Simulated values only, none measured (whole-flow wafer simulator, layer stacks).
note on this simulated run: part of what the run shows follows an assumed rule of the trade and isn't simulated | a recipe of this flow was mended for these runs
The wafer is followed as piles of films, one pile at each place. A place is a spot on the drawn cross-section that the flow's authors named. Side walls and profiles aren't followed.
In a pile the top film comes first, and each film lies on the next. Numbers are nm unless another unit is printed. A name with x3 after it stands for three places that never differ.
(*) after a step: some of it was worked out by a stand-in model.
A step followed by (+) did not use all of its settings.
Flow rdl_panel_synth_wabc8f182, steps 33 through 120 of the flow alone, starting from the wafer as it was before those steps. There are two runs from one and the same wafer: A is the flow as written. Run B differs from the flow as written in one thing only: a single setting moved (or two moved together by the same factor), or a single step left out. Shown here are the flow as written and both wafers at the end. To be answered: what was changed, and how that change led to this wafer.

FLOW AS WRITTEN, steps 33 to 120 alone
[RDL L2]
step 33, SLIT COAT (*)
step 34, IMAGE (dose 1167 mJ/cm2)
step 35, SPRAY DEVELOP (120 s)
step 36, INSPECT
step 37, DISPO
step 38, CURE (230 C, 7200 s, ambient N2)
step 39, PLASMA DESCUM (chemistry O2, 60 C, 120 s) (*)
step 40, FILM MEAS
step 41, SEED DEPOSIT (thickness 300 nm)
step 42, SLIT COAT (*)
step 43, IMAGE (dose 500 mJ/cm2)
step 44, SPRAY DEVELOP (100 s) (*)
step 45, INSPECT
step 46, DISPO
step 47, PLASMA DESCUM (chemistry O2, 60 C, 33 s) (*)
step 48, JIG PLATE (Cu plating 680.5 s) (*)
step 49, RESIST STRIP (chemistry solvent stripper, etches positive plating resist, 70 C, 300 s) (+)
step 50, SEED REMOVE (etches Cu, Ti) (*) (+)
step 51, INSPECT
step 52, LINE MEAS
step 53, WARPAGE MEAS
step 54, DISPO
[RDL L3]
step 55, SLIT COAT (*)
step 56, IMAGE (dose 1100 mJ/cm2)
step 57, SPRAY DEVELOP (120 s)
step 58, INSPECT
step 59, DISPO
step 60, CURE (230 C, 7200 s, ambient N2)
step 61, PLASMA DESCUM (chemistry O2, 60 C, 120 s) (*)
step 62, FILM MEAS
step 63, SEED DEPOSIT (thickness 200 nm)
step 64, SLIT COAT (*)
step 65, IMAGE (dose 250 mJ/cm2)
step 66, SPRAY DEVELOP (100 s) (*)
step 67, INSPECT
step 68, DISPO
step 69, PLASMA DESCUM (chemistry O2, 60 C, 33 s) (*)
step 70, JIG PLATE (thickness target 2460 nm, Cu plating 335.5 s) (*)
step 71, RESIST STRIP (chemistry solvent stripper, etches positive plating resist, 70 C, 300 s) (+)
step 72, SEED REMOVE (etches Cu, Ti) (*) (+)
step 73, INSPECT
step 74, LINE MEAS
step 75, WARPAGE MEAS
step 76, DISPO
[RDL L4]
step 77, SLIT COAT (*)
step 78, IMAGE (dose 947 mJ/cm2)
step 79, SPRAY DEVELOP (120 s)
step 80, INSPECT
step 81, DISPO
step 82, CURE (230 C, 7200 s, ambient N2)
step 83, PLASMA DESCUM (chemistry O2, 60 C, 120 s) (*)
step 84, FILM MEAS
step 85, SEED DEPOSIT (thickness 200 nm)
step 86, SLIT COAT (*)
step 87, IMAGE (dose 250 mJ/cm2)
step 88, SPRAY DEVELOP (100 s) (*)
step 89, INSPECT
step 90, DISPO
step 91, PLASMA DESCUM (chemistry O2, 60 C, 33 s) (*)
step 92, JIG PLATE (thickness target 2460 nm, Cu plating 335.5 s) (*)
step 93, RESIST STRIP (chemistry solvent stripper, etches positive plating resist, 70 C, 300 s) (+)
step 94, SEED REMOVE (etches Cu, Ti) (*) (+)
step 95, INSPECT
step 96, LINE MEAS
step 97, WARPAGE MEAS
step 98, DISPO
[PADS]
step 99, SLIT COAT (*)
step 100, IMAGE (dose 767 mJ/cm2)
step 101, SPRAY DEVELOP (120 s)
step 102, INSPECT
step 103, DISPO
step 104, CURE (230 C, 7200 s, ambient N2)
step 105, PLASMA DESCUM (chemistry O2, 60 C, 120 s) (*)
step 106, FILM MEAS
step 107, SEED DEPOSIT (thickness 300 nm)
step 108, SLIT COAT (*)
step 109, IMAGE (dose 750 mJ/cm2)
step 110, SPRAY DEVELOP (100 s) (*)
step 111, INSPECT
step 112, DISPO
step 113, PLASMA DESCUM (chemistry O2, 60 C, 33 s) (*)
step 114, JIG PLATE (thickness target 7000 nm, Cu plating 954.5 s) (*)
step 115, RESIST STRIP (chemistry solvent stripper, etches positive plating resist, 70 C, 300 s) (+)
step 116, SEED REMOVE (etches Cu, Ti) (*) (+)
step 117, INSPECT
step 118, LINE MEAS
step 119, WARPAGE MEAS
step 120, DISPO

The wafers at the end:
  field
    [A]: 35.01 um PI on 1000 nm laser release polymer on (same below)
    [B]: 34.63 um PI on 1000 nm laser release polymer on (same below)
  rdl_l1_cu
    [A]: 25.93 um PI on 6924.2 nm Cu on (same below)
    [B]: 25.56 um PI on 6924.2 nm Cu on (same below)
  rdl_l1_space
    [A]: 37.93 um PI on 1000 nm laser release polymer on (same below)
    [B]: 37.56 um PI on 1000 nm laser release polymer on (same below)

Cause: step 48, JIG PLATE: Cu plating 517.2 s was run, whereas the flow has Cu plating 680.5 s.

How this came from the change, step by step:
  step 48, JIG PLATE (Cu plating 680.5 s) (*)
      rdl_l2_cu, rdl_l2_land, rdl_l2_via, rdl_l2_rim, rdl_l3_land, rdl_l3_via: A Cu gains 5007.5 | B Cu gains 3805.9
  step 55, SLIT COAT (*)
      rdl_l2_space: A PI gains 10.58 um | B PI gains 9602.1
      field, rdl_l4_cu, rdl_l4_space and 6 more: A PI gains 7936.4 | B PI gains 7563.3
      (also at 10 further places)
  step 64, SLIT COAT (*)
      rdl_l2_space: A ILINE-POS-THICK-GRADE-A gains 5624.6 (new film) | B ILINE-POS-THICK-GRADE-A gains 5466.3 (new film)
      rdl_l1_rim: A ILINE-POS-THICK-GRADE-A gains 5077.5 (new film) | B ILINE-POS-THICK-GRADE-A gains 4897.2 (new film)
      (also at 3 further places)
  step 66, SPRAY DEVELOP (100 s) (*)
      rdl_l3_land: A ILINE-POS-THICK-GRADE-A loses 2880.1 (all of it) | B ILINE-POS-THICK-GRADE-A loses 2956 (all of it)
  step 71, RESIST STRIP (chemistry solvent stripper, etches positive plating resist, 70 C, 300 s) (+)
      rdl_l2_space: A ILINE-POS-THICK-GRADE-A loses 5594.9 (all of it) | B ILINE-POS-THICK-GRADE-A loses 5436.6 (all of it)
      rdl_l1_rim: A ILINE-POS-THICK-GRADE-A loses 5047.8 (all of it) | B ILINE-POS-THICK-GRADE-A loses 4867.5 (all of it)
      (also at 2 further places)
  step 77, SLIT COAT (*)
      rdl_l1_rim: A PI gains 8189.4 | B PI gains 7993.9
      rdl_l2_via: A PI gains 7515 | B PI gains 7867.3
      (also at 2 further places)
  step 86, SLIT COAT (*)
      rdl_l2_via: A ILINE-POS-THICK-GRADE-A gains 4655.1 (new film) | B ILINE-POS-THICK-GRADE-A gains 4793.1 (new film)
  step 93, RESIST STRIP (chemistry solvent stripper, etches positive plating resist, 70 C, 300 s) (+)
      rdl_l2_via: A ILINE-POS-THICK-GRADE-A loses 4625.4 (all of it) | B ILINE-POS-THICK-GRADE-A loses 4763.4 (all of it)
  step 99, SLIT COAT (*)
      rdl_l2_via: A PI gains 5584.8 | B PI gains 5711.1
  step 108, SLIT COAT (*)
      rdl_l2_cu, rdl_l2_space: A ILINE-POS-THICK-GRADE-A gains 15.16 um (new film) | B ILINE-POS-THICK-GRADE-A gains 15.11 um (new film)
      rdl_l1_rim: A ILINE-POS-THICK-GRADE-A gains 14.98 um (new film) | B ILINE-POS-THICK-GRADE-A gains 14.97 um (new film)
      (also at 6 further places)
  step 115, RESIST STRIP (chemistry solvent stripper, etches positive plating resist, 70 C, 300 s) (+)
      rdl_l2_cu, rdl_l2_space: A ILINE-POS-THICK-GRADE-A loses 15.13 um (all of it) | B ILINE-POS-THICK-GRADE-A loses 15.08 um (all of it)
      rdl_l1_rim: A ILINE-POS-THICK-GRADE-A loses 14.95 um (all of it) | B ILINE-POS-THICK-GRADE-A loses 14.94 um (all of it)
      (also at 6 further places)
